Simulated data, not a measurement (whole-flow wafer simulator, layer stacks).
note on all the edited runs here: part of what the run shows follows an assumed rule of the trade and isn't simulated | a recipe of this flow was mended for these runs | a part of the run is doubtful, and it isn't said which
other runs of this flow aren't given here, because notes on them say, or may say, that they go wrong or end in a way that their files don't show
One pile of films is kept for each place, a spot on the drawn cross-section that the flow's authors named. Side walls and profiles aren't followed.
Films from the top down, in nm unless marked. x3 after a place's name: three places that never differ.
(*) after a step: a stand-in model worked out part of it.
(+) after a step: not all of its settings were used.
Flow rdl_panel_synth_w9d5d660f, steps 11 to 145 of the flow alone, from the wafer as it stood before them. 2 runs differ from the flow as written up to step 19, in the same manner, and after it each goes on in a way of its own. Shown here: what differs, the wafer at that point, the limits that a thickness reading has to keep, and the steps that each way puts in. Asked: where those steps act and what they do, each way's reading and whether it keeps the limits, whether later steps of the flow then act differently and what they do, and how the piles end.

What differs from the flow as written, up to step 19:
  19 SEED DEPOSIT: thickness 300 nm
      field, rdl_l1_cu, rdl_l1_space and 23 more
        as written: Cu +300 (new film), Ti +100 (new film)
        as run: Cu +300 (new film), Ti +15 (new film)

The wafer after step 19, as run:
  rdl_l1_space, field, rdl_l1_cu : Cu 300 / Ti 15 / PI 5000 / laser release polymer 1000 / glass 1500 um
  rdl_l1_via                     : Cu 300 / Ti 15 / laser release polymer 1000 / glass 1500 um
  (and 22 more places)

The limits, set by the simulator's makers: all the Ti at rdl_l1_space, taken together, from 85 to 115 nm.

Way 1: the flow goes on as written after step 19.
  The reading after step 19: 15 nm, outside the limits.
  Later steps of the flow that act differently than as written (9 more steps differ only slightly, by at most 2% or 0.5 nm, whichever is larger, and aren't shown):
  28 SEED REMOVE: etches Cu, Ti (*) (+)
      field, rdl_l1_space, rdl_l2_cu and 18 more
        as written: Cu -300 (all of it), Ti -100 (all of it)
        this way: Cu -300 (all of it), Ti -15 (all of it)
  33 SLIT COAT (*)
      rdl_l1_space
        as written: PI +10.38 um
        this way: PI +10.32 um
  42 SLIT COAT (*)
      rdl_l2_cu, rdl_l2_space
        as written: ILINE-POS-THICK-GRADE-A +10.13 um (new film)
        this way: ILINE-POS-THICK-GRADE-A +10.12 um (new film)
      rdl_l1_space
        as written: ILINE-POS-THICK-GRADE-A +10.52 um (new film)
        this way: ILINE-POS-THICK-GRADE-A +10.51 um (new film)
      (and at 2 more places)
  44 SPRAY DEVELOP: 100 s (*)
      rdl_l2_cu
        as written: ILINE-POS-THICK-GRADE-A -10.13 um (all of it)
        this way: ILINE-POS-THICK-GRADE-A -10.12 um (all of it)
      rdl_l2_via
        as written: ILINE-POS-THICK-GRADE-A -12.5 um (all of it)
        this way: ILINE-POS-THICK-GRADE-A -12.52 um (all of it)
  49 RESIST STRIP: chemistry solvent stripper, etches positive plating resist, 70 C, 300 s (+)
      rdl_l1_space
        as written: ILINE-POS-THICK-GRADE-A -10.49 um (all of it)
        this way: ILINE-POS-THICK-GRADE-A -10.48 um (all of it)
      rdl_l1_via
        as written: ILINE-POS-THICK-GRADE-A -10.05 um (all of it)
        this way: ILINE-POS-THICK-GRADE-A -10.06 um (all of it)
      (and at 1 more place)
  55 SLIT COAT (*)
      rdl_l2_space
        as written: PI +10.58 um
        this way: PI +10.57 um
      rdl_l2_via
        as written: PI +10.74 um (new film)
        this way: PI +10.75 um (new film)
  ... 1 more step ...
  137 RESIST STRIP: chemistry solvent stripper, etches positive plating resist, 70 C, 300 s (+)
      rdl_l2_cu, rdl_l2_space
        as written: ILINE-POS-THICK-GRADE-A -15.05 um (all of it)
        this way: ILINE-POS-THICK-GRADE-A -15.04 um (all of it)
  At the end the piles differ from the flow's by more than 2% or 0.5 nm, whichever is larger, at rdl_l1_cu, rdl_l1_via, rdl_l1_rim, rdl_l2_land, rdl_l2_via.
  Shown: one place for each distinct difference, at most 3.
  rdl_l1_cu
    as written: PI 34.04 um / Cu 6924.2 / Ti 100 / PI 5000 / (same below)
    this way: PI 34.05 um / Cu 6924.2 / Ti 15 / PI 5000 / (same below)
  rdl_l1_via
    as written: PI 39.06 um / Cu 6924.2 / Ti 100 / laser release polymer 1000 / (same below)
    this way: PI 39.07 um / Cu 6924.2 / Ti 15 / laser release polymer 1000 / (same below)
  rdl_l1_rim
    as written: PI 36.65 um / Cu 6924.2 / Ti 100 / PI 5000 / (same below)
    this way: PI 36.68 um / Cu 6924.2 / Ti 15 / PI 5000 / (same below)

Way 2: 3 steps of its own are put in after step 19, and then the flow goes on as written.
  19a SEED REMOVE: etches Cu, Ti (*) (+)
      field, rdl_l1_cu, rdl_l1_space and 23 more
        Cu -300 (all of it), Ti -15 (all of it)
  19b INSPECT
      changes no film at any place that is followed
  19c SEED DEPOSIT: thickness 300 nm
      field, rdl_l1_cu, rdl_l1_space and 23 more
        Cu +300 (new film), Ti +100 (new film)
  The reading after step 19c: 100 nm, within the limits.
  No later step of the flow acts differently than as written at any place that is followed.
  At the end the piles are the same as the flow's at every place that both follow.

Within the limits: way 2. Outside them: way 1.
